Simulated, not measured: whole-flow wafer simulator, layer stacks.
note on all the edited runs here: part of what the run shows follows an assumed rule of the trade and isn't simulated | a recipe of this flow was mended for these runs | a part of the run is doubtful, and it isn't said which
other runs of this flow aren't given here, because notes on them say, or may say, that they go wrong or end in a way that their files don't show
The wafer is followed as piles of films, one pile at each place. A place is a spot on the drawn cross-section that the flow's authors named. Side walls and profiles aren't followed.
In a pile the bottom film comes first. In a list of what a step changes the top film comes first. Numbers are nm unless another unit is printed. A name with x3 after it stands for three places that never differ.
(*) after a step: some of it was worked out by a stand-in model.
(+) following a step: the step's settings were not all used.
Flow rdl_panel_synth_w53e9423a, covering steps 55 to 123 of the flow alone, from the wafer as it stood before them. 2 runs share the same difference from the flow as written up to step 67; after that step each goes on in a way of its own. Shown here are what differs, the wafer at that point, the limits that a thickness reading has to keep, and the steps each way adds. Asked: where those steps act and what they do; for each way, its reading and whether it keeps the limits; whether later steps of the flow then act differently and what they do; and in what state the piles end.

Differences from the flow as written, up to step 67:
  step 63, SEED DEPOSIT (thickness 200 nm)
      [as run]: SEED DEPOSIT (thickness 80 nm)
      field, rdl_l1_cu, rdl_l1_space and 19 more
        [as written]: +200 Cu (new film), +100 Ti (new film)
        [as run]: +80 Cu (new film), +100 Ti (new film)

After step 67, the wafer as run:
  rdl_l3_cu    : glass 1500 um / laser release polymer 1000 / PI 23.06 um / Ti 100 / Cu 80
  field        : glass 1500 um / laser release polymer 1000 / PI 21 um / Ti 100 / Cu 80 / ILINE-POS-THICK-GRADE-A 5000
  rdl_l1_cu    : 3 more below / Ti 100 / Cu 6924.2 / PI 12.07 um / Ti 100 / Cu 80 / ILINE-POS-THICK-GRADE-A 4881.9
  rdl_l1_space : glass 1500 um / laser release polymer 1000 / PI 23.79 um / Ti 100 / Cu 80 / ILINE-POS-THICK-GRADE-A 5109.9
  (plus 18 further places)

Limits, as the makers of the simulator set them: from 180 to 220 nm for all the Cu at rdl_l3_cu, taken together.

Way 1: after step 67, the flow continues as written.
  The reading taken after step 67 is 80 nm, which is outside the limits.
  Steps later in the flow that act otherwise than as written (3 other steps are not shown; they differ only slightly, by no more than 2% or 0.5 nm, whichever is larger):
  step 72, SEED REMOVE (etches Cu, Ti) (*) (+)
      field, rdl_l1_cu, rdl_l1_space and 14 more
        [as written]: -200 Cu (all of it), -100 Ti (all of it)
        [this way]: -80 Cu (all of it), -100 Ti (all of it)
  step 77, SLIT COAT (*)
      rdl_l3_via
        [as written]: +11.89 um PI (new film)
        [this way]: +11.88 um PI (new film)
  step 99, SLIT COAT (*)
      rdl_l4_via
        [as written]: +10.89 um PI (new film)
        [this way]: +10.9 um PI (new film)
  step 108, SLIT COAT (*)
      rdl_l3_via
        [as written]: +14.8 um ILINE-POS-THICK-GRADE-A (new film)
        [this way]: +14.81 um ILINE-POS-THICK-GRADE-A (new film)
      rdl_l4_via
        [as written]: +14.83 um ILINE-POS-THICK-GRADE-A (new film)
        [this way]: +14.84 um ILINE-POS-THICK-GRADE-A (new film)
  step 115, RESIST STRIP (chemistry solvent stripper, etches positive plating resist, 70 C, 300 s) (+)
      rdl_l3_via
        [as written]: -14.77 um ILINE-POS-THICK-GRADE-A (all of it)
        [this way]: -14.78 um ILINE-POS-THICK-GRADE-A (all of it)
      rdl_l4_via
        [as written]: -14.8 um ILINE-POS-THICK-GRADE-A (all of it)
        [this way]: -14.81 um ILINE-POS-THICK-GRADE-A (all of it)
  By the end, the piles at rdl_l3_cu, rdl_l3_land, rdl_l3_via, rdl_l4_land, rdl_l4_via depart from the flow's by more than 2% or 0.5 nm, whichever is larger.
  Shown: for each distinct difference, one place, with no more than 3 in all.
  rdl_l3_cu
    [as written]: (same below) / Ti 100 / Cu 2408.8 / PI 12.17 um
    [this way]: (same below) / Ti 100 / Cu 2288.8 / PI 12.19 um
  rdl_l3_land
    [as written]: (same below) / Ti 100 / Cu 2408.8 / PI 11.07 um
    [this way]: (same below) / Ti 100 / Cu 2288.8 / PI 11.08 um
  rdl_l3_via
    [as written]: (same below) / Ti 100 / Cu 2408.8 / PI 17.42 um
    [this way]: (same below) / Ti 100 / Cu 2288.8 / PI 17.43 um

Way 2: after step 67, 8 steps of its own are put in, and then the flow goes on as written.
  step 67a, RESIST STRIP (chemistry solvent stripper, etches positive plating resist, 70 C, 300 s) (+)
      field, rdl_l4_cu, rdl_l4_space, pads_cu, pads_space, pads_land, pads_via
        -5000 ILINE-POS-THICK-GRADE-A (all of it)
      rdl_l1_cu
        -4881.9 ILINE-POS-THICK-GRADE-A (all of it)
      rdl_l1_space
        -5109.9 ILINE-POS-THICK-GRADE-A (all of it)
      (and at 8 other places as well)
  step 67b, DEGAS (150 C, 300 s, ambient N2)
      leaves every film unchanged at each place that is followed
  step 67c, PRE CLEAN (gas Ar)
      leaves every film unchanged at each place that is followed
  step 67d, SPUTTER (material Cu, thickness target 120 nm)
      field, rdl_l1_cu, rdl_l1_space and 19 more
        +120 Cu
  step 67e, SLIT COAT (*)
      field, rdl_l4_cu, rdl_l4_space and 6 more
        +5000 ILINE-POS-THICK-GRADE-A (new film)
      rdl_l3_cu, rdl_l3_space
        +4624.3 ILINE-POS-THICK-GRADE-A (new film)
      rdl_l1_cu
        +4881.9 ILINE-POS-THICK-GRADE-A (new film)
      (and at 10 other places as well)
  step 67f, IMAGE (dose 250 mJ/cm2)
      leaves every film unchanged at each place that is followed
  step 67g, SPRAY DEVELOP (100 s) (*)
      rdl_l4_land, rdl_l4_via
        -5000 ILINE-POS-THICK-GRADE-A (all of it)
      rdl_l3_cu
        -4624.3 ILINE-POS-THICK-GRADE-A (all of it)
      rdl_l3_land
        -2880.1 ILINE-POS-THICK-GRADE-A (all of it)
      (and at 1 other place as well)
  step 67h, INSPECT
      leaves every film unchanged at each place that is followed
  The reading taken after step 67h is 200 nm, which is within the limits.
  Every later step of the flow that is run acts as written at every place that is followed.
  At every place that both follow, the piles at the end match the flow's.

The limits are kept by: way 2. They are not kept by: way 1.
